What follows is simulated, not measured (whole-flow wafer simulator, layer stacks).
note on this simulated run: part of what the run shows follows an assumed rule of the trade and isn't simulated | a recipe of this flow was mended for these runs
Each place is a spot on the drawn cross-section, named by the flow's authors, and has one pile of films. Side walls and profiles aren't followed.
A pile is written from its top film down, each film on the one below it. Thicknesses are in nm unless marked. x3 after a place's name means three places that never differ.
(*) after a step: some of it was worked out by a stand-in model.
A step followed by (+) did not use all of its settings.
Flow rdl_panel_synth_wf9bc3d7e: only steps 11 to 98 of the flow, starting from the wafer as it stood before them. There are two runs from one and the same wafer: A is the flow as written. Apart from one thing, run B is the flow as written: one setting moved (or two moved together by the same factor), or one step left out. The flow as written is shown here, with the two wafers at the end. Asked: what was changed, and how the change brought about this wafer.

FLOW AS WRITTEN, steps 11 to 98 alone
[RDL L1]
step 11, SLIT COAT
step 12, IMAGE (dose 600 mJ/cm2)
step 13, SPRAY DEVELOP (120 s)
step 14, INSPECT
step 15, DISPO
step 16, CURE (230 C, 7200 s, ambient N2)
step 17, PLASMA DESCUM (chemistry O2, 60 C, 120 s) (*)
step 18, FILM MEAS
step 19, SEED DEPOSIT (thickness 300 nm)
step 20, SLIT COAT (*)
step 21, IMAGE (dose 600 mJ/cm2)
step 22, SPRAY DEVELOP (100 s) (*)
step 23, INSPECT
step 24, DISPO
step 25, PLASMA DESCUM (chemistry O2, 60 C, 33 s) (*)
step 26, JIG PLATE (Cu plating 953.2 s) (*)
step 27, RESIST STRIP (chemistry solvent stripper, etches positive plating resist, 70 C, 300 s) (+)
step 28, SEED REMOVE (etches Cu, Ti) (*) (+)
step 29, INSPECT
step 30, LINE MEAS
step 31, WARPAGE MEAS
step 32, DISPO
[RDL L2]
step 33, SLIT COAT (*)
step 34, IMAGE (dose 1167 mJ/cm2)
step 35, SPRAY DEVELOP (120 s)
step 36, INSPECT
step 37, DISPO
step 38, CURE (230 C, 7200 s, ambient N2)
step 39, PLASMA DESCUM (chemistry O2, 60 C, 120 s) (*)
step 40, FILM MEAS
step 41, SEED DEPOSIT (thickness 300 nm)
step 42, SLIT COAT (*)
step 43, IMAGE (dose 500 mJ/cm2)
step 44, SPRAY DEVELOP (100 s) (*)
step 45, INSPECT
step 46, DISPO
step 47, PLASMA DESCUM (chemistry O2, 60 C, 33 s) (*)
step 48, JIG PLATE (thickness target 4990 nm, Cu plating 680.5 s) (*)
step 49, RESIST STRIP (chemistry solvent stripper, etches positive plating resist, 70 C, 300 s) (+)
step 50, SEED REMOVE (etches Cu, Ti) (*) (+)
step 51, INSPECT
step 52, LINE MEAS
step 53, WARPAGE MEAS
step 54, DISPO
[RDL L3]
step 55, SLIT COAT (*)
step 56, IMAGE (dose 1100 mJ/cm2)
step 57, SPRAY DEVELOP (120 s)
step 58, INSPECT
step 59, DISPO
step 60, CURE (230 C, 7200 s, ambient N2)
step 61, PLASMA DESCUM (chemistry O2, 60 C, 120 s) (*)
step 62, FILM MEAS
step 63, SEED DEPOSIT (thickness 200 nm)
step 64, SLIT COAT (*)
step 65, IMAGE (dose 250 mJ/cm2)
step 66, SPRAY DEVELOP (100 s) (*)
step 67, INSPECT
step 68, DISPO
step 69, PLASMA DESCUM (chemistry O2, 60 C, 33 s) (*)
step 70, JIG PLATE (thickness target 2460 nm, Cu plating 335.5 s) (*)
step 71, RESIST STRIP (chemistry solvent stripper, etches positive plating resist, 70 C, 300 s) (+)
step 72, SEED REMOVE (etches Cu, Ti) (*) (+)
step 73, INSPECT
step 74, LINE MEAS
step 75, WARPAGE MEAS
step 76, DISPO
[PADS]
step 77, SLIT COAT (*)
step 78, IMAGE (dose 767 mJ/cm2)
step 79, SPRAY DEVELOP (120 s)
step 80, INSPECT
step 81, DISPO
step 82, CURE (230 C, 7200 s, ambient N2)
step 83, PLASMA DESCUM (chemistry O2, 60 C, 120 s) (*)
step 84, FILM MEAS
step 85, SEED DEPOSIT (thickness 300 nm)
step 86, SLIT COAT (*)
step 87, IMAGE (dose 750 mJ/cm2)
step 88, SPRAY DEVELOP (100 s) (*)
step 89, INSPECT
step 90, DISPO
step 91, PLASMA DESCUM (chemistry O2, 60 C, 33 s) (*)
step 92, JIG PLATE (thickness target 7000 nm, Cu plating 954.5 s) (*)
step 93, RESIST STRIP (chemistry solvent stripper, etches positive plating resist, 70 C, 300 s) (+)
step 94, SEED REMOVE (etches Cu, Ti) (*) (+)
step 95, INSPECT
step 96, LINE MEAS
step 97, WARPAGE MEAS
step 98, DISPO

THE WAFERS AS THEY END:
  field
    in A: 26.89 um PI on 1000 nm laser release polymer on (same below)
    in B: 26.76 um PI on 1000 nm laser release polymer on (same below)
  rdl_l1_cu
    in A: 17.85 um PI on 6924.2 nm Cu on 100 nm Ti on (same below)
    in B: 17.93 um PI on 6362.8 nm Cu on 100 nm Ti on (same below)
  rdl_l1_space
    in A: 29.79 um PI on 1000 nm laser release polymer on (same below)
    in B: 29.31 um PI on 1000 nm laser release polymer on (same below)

What caused this: step 26, JIG PLATE: Cu plating 876.9 s was run, though the flow has Cu plating 953.2 s.

Step by step, how the change led to this:
  step 26, JIG PLATE (Cu plating 953.2 s) (*)
      rdl_l1_cu, rdl_l1_via, rdl_l1_rim, rdl_l2_land, rdl_l2_via: A Cu gains 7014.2 | B Cu gains 6452.8
  step 33, SLIT COAT (*)
      rdl_l1_space: A PI gains 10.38 um | B PI gains 9995.9
      rdl_l2_cu, rdl_l2_space: A PI gains 9908.1 | B PI gains 9623.1
  step 42, SLIT COAT (*)
      rdl_l2_cu, rdl_l2_space: A ILINE-POS-THICK-GRADE-A gains 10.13 um (new film) | B ILINE-POS-THICK-GRADE-A gains 10.06 um (new film)
      rdl_l1_space: A ILINE-POS-THICK-GRADE-A gains 10.52 um (new film) | B ILINE-POS-THICK-GRADE-A gains 10.45 um (new film)
      (and at 2 other places as well)
  step 44, SPRAY DEVELOP (100 s) (*)
      rdl_l2_cu: A ILINE-POS-THICK-GRADE-A loses 10.13 um (all of it) | B ILINE-POS-THICK-GRADE-A loses 10.06 um (all of it)
      rdl_l2_via: A ILINE-POS-THICK-GRADE-A loses 12.5 um (all of it) | B ILINE-POS-THICK-GRADE-A loses 12.59 um (all of it)
  step 49, RESIST STRIP (chemistry solvent stripper, etches positive plating resist, 70 C, 300 s) (+)
      rdl_l1_space: A ILINE-POS-THICK-GRADE-A loses 10.49 um (all of it) | B ILINE-POS-THICK-GRADE-A loses 10.42 um (all of it)
      rdl_l1_via: A ILINE-POS-THICK-GRADE-A loses 10.05 um (all of it) | B ILINE-POS-THICK-GRADE-A loses 10.12 um (all of it)
      (and at 1 other place as well)
  step 55, SLIT COAT (*)
      rdl_l2_space: A PI gains 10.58 um | B PI gains 10.51 um
      rdl_l2_via: A PI gains 10.74 um (new film) | B PI gains 10.82 um (new film)
  step 86, SLIT COAT (*)
      rdl_l1_cu: A ILINE-POS-THICK-GRADE-A gains 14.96 um (new film) | B ILINE-POS-THICK-GRADE-A gains 14.95 um (new film)
      rdl_l1_space: A ILINE-POS-THICK-GRADE-A gains 15.05 um (new film) | B ILINE-POS-THICK-GRADE-A gains 15.03 um (new film)
      (and at 5 other places as well)
  step 93, RESIST STRIP (chemistry solvent stripper, etches positive plating resist, 70 C, 300 s) (+)
      rdl_l1_cu: A ILINE-POS-THICK-GRADE-A loses 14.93 um (all of it) | B ILINE-POS-THICK-GRADE-A loses 14.92 um (all of it)
      rdl_l1_space: A ILINE-POS-THICK-GRADE-A loses 15.02 um (all of it) | B ILINE-POS-THICK-GRADE-A loses 15 um (all of it)
      (and at 5 other places as well)
